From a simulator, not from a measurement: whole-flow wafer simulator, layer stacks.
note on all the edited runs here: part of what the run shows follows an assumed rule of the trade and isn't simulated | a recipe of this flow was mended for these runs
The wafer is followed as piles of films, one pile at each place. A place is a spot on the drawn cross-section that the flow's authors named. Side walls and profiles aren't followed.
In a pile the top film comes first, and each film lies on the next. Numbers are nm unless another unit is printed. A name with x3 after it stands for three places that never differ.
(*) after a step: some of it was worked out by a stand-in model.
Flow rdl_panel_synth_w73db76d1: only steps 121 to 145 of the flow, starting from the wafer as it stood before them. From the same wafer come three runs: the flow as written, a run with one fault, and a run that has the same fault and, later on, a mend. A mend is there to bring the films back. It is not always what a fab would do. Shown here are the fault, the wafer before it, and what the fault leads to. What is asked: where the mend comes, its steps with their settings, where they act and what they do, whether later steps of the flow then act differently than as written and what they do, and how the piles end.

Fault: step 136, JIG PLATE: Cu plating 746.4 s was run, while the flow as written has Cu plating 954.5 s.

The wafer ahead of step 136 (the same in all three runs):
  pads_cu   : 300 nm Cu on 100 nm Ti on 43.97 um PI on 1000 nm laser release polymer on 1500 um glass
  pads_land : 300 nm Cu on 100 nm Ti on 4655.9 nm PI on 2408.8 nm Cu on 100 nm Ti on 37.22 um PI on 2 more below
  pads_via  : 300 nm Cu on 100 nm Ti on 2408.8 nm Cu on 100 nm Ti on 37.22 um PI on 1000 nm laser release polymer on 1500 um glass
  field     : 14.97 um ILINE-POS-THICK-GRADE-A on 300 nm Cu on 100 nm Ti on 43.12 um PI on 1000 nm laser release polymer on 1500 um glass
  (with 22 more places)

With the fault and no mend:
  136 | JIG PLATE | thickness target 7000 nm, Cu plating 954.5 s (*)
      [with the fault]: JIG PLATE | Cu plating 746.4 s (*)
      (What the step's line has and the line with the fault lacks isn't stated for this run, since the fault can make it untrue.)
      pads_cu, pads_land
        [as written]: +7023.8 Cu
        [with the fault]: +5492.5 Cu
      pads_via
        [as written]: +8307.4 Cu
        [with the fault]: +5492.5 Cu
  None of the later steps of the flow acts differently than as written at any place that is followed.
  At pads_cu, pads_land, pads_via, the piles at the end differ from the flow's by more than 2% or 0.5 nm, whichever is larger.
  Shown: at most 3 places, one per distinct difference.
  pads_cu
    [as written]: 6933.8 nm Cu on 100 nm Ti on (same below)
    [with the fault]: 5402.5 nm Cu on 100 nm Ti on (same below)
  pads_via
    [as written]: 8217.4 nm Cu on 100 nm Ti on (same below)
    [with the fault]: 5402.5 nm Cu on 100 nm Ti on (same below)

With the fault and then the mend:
  After step 136 comes the mend.
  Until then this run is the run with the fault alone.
  136a | JIG PLATE | Cu plating 208.1 s (*) (the flow's step 136, run once more with other settings)
      pads_cu, pads_land, pads_via
        +1531.3 Cu
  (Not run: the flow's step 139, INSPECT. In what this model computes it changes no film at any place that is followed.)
  None of the later steps of the flow acts differently than as written at any place that is followed.
  At pads_via, the piles at the end differ from the flow's by more than 2% or 0.5 nm, whichever is larger.
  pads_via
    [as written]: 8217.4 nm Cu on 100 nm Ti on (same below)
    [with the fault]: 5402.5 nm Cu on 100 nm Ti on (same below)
    [with the mend]: 6933.8 nm Cu on 100 nm Ti on (same below)
